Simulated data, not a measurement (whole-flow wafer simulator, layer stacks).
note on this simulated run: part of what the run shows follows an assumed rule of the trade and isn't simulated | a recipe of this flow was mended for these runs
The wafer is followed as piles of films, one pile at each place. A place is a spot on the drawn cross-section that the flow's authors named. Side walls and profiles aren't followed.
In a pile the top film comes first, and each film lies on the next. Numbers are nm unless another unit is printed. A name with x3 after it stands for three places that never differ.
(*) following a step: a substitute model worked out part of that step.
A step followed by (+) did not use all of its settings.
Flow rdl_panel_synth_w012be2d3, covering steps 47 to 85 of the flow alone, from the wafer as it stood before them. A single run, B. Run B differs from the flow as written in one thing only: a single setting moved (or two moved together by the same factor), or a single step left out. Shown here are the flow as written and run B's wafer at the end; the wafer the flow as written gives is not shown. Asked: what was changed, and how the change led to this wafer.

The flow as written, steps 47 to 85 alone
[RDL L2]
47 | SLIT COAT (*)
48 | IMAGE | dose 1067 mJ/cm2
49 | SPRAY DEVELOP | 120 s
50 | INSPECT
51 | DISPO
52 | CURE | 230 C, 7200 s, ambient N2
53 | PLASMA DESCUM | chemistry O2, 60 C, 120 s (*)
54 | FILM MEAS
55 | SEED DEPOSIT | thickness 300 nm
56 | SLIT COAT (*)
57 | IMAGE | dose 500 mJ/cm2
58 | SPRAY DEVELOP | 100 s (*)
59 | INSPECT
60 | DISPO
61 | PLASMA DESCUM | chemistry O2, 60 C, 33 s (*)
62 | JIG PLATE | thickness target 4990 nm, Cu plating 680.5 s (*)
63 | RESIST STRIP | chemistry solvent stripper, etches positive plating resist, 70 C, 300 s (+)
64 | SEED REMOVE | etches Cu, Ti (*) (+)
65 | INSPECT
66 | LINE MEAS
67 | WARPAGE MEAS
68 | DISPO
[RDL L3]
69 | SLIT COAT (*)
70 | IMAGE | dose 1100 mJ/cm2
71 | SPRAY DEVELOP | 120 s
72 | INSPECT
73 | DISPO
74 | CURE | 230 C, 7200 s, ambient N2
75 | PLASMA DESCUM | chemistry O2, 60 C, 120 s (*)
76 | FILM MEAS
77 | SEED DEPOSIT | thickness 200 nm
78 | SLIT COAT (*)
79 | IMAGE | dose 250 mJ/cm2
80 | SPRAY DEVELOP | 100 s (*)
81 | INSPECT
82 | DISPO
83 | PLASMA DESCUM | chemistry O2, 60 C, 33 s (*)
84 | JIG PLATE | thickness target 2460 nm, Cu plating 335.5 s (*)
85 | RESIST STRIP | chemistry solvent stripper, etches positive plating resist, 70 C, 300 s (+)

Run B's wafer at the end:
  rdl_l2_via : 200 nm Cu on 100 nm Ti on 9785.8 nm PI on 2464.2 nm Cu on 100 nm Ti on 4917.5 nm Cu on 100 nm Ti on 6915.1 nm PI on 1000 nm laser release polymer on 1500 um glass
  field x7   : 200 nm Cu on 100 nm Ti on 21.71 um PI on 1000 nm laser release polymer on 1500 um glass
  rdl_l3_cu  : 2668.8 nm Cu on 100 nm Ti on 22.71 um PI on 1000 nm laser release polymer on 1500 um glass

Cause: step 62, JIG PLATE: Cu plating 347.1 s was run, whereas the flow has Cu plating 680.5 s.

The path from the change to this, step by step:
  62 | JIG PLATE | thickness target 4990 nm, Cu plating 680.5 s (*)
      rdl_l2_cu, rdl_l2_land, rdl_l2_via, rdl_l2_rim, rdl_l3_land, rdl_l3_via: Cu gains 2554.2 (it would be, as written: Cu gains 5007.5)
  69 | SLIT COAT (*)
      rdl_l2_space: PI gains 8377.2 (it would be, as written: PI gains 10.31 um)
      rdl_l2_via: PI gains 9785.8 (new film) (it would be, as written: PI gains 11.04 um (new film))
      (and at 20 other places as well)
  78 | SLIT COAT (*)
      rdl_l2_cu: ILINE-POS-THICK-GRADE-A gains 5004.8 (new film) (it would be, as written: ILINE-POS-THICK-GRADE-A gains 5163.2 (new film))
      rdl_l2_space: ILINE-POS-THICK-GRADE-A gains 5198.5 (new film) (it would be, as written: ILINE-POS-THICK-GRADE-A gains 5535.4 (new film))
      (and at 7 other places as well)
  80 | SPRAY DEVELOP | 100 s (*)
      rdl_l3_cu: ILINE-POS-THICK-GRADE-A loses 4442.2 (all of it) (it would be, as written: ILINE-POS-THICK-GRADE-A loses 4624.3 (all of it))
      rdl_l3_land: ILINE-POS-THICK-GRADE-A loses 3049.2 (all of it) (it would be, as written: ILINE-POS-THICK-GRADE-A loses 2880.1 (all of it))
      (and at 1 other place as well)
  85 | RESIST STRIP | chemistry solvent stripper, etches positive plating resist, 70 C, 300 s (+)
      rdl_l2_cu: ILINE-POS-THICK-GRADE-A loses 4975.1 (all of it) (it would be, as written: ILINE-POS-THICK-GRADE-A loses 5133.5 (all of it))
      rdl_l2_space: ILINE-POS-THICK-GRADE-A loses 5168.8 (all of it) (it would be, as written: ILINE-POS-THICK-GRADE-A loses 5505.7 (all of it))
      (and at 4 other places as well)
